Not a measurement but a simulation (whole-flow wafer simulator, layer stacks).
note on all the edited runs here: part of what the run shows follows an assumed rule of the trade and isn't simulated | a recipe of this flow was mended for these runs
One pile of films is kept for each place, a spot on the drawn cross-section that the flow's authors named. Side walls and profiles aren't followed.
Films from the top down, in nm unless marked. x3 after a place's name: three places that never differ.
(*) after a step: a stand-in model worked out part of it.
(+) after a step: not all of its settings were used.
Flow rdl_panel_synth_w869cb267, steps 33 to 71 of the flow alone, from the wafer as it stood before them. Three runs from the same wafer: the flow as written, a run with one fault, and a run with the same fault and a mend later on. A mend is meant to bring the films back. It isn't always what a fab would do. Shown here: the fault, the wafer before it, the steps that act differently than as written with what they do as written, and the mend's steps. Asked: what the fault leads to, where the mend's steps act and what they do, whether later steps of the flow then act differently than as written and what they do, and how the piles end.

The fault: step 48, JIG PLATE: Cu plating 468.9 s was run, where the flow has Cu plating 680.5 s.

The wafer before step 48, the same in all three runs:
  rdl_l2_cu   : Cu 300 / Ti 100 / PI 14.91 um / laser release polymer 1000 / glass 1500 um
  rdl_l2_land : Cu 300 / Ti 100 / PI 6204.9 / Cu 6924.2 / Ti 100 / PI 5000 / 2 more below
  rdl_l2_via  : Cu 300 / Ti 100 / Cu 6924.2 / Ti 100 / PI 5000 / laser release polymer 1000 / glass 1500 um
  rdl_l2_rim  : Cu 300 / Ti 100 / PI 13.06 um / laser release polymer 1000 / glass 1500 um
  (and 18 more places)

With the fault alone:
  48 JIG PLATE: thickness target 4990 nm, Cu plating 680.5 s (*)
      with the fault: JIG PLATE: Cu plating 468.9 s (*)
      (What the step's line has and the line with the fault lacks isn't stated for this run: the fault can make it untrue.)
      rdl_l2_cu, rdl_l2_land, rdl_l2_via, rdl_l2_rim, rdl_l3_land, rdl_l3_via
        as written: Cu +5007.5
        with the fault: Cu +3450.5
  Later steps of the flow that act differently than as written:
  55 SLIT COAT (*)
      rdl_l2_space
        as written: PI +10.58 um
        with the fault: PI +9320.2
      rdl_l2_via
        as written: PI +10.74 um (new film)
        with the fault: PI +9915.3 (new film)
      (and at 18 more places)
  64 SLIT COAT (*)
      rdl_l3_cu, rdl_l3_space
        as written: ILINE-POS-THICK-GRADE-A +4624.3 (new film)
        with the fault: ILINE-POS-THICK-GRADE-A +4515.8 (new film)
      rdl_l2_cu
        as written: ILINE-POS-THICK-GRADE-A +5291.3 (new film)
        with the fault: ILINE-POS-THICK-GRADE-A +5179.1 (new film)
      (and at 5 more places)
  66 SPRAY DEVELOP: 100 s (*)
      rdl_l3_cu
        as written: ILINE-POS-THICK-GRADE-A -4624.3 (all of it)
        with the fault: ILINE-POS-THICK-GRADE-A -4515.8 (all of it)
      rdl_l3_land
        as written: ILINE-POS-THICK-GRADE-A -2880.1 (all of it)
        with the fault: ILINE-POS-THICK-GRADE-A -2981 (all of it)
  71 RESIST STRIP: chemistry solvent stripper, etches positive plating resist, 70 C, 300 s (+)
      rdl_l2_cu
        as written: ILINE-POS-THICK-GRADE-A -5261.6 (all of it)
        with the fault: ILINE-POS-THICK-GRADE-A -5149.4 (all of it)
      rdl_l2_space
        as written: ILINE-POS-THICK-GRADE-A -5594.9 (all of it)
        with the fault: ILINE-POS-THICK-GRADE-A -5391.3 (all of it)
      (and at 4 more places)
  At the end the piles differ from the flow's by more than 2% or 0.5 nm, whichever is larger, at field x7, rdl_l1_cu, rdl_l1_space and 13 more.
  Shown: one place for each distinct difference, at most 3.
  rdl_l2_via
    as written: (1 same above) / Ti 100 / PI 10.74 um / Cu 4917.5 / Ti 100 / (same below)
    with the fault: (1 same above) / Ti 100 / PI 9915.3 / Cu 3360.5 / Ti 100 / (same below)
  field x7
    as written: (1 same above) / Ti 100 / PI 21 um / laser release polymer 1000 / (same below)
    with the fault: (1 same above) / Ti 100 / PI 20.52 um / laser release polymer 1000 / (same below)
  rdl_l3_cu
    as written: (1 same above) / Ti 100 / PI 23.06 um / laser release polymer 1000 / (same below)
    with the fault: (1 same above) / Ti 100 / PI 21.9 um / laser release polymer 1000 / (same below)

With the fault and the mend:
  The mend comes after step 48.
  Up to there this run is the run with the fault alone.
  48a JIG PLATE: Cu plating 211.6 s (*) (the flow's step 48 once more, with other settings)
      rdl_l2_cu, rdl_l2_land, rdl_l2_via, rdl_l2_rim, rdl_l3_land, rdl_l3_via
        Cu +1557.1
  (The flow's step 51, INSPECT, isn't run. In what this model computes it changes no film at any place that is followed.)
  No later step of the flow acts differently than as written at any place that is followed.
  At the end the piles are the same as the flow's at every place that both follow.
